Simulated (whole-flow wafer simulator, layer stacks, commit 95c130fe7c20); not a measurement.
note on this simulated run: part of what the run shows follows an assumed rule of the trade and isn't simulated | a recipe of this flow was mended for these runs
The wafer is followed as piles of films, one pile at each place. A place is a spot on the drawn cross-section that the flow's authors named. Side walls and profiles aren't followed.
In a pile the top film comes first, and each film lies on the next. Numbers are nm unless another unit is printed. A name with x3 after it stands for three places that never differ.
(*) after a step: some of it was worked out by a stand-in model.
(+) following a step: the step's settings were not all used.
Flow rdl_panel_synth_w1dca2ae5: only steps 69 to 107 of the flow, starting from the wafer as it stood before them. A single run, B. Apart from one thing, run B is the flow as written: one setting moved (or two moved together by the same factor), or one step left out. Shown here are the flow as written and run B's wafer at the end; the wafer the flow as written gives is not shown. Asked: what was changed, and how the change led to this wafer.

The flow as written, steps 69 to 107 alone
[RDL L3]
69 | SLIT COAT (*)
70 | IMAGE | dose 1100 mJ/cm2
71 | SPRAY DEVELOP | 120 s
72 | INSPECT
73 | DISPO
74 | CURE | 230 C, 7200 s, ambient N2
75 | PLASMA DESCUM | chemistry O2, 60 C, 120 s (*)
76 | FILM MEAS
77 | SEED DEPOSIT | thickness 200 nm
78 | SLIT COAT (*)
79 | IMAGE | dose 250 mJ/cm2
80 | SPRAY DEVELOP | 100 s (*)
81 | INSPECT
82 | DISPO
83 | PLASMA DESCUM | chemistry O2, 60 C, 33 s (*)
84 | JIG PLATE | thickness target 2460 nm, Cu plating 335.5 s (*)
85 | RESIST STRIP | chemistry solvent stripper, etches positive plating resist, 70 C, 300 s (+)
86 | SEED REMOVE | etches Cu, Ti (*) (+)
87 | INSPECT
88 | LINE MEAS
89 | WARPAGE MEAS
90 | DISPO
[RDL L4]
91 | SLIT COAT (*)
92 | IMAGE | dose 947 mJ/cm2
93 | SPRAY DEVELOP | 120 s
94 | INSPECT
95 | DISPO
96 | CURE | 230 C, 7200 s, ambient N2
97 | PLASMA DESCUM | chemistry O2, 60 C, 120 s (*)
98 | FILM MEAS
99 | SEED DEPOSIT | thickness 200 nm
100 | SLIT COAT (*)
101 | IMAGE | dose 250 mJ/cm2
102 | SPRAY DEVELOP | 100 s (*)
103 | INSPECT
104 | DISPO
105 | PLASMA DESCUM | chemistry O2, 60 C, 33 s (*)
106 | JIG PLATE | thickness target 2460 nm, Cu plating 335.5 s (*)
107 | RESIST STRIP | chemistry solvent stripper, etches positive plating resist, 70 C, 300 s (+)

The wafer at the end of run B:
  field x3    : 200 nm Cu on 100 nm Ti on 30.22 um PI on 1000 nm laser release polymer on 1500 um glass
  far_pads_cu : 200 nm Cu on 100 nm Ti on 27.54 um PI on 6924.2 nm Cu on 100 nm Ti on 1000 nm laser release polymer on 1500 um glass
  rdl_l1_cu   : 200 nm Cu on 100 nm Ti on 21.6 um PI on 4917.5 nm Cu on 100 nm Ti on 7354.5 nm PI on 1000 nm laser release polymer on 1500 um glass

What caused this: step 84, JIG PLATE: Cu plating 267.4 s was run, though the flow has Cu plating 335.5 s.

The path from the change to this, step by step:
  84 | JIG PLATE | thickness target 2460 nm, Cu plating 335.5 s (*)
      rdl_l3_cu, rdl_l3_land, rdl_l3_via, rdl_l4_land, rdl_l4_via: Cu gains 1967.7 (in the flow as written it would be: Cu gains 2468.8)
  91 | SLIT COAT (*)
      field x3, pads_land x2: PI gains 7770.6 (in the flow as written it would be: PI gains 8112.6)
      far_pads_cu: PI gains 7491.2 (in the flow as written it would be: PI gains 7829.7)
      (and at 15 other places as well)
  100 | SLIT COAT (*)
      rdl_l3_land: ILINE-POS-THICK-GRADE-A gains 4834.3 (new film) (in the flow as written it would be: ILINE-POS-THICK-GRADE-A gains 4693.2 (new film))
      rdl_l3_via: ILINE-POS-THICK-GRADE-A gains 4811.5 (new film) (in the flow as written it would be: ILINE-POS-THICK-GRADE-A gains 4627.8 (new film))
  107 | RESIST STRIP | chemistry solvent stripper, etches positive plating resist, 70 C, 300 s (+)
      rdl_l3_land: ILINE-POS-THICK-GRADE-A loses 4804.6 (all of it) (in the flow as written it would be: ILINE-POS-THICK-GRADE-A loses 4663.5 (all of it))
      rdl_l3_via: ILINE-POS-THICK-GRADE-A loses 4781.8 (all of it) (in the flow as written it would be: ILINE-POS-THICK-GRADE-A loses 4598.1 (all of it))
